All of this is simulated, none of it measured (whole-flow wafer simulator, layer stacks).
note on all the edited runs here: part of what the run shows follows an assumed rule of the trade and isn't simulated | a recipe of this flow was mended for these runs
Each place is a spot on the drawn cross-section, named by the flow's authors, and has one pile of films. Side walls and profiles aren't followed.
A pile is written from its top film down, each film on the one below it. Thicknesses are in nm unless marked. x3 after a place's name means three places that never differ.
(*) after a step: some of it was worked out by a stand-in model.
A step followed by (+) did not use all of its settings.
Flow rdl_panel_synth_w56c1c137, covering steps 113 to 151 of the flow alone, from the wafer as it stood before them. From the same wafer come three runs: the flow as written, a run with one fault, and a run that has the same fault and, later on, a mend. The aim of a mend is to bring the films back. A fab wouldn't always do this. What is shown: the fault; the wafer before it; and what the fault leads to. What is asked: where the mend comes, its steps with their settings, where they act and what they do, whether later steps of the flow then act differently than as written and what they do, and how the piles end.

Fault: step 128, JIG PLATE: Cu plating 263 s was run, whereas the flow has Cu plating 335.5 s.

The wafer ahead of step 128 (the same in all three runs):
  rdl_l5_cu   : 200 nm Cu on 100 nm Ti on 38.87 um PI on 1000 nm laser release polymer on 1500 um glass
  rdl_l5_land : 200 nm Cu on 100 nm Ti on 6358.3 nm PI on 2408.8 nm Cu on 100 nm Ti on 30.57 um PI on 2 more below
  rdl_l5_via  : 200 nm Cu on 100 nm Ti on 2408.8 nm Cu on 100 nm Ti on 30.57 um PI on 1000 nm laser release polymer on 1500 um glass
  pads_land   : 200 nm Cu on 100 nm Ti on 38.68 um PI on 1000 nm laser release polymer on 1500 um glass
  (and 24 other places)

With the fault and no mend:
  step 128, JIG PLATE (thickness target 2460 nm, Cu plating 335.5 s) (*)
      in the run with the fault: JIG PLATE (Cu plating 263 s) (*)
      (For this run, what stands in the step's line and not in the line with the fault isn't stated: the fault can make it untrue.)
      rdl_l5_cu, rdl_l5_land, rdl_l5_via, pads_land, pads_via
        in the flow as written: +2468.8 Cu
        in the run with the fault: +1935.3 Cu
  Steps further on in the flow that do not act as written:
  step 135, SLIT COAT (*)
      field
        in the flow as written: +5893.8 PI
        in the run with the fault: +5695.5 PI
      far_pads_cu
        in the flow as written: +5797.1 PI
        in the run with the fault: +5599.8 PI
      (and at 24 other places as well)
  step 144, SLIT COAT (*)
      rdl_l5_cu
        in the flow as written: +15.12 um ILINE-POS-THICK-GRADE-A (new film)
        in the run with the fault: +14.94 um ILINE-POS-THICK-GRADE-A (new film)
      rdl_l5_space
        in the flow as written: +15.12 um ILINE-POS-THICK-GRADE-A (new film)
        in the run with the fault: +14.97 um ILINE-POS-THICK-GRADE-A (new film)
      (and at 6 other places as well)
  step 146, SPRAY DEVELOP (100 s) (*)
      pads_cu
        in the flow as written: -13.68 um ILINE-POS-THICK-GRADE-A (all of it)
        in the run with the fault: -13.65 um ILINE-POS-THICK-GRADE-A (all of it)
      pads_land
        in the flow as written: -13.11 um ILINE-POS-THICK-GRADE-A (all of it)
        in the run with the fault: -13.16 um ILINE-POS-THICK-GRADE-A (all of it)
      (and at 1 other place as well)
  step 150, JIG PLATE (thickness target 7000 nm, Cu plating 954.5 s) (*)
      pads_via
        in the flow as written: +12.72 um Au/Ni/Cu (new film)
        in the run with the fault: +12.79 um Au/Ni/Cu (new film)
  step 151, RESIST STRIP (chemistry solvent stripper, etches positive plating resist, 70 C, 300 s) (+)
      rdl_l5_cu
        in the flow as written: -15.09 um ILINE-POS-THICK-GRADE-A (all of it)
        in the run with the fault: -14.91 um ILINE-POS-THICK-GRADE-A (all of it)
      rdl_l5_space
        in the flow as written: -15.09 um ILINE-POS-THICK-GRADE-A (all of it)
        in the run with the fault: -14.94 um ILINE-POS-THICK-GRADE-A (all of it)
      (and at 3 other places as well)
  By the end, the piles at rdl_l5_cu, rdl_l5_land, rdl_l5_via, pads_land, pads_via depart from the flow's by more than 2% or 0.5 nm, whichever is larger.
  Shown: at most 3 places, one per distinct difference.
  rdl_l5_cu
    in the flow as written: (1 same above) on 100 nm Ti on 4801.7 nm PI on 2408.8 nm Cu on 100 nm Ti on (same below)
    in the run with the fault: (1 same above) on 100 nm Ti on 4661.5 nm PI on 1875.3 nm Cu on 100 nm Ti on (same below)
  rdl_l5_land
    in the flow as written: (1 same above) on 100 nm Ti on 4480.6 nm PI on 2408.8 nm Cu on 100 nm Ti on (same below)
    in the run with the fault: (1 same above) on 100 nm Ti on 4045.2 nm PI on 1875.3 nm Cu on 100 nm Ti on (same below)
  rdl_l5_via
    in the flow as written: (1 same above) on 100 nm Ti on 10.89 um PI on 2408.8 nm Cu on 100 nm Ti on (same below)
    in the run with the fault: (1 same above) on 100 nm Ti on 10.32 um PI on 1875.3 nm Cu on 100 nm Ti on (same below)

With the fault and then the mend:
  After step 128 comes the mend.
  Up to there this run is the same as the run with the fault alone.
  step 128a, JIG PLATE (Cu plating 72.47 s) (*) (the flow's step 128 again, with other settings)
      rdl_l5_cu, rdl_l5_land, rdl_l5_via, pads_land, pads_via
        +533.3 Cu
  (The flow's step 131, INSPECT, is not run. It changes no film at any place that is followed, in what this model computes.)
  None of the later steps of the flow differs from how it acts as written, at any place that is followed, by more than 2% or 0.5 nm, whichever is larger.
  The piles end only slightly different from the flow's at the places that both follow, by no more than 2% or 0.5 nm, whichever is larger.
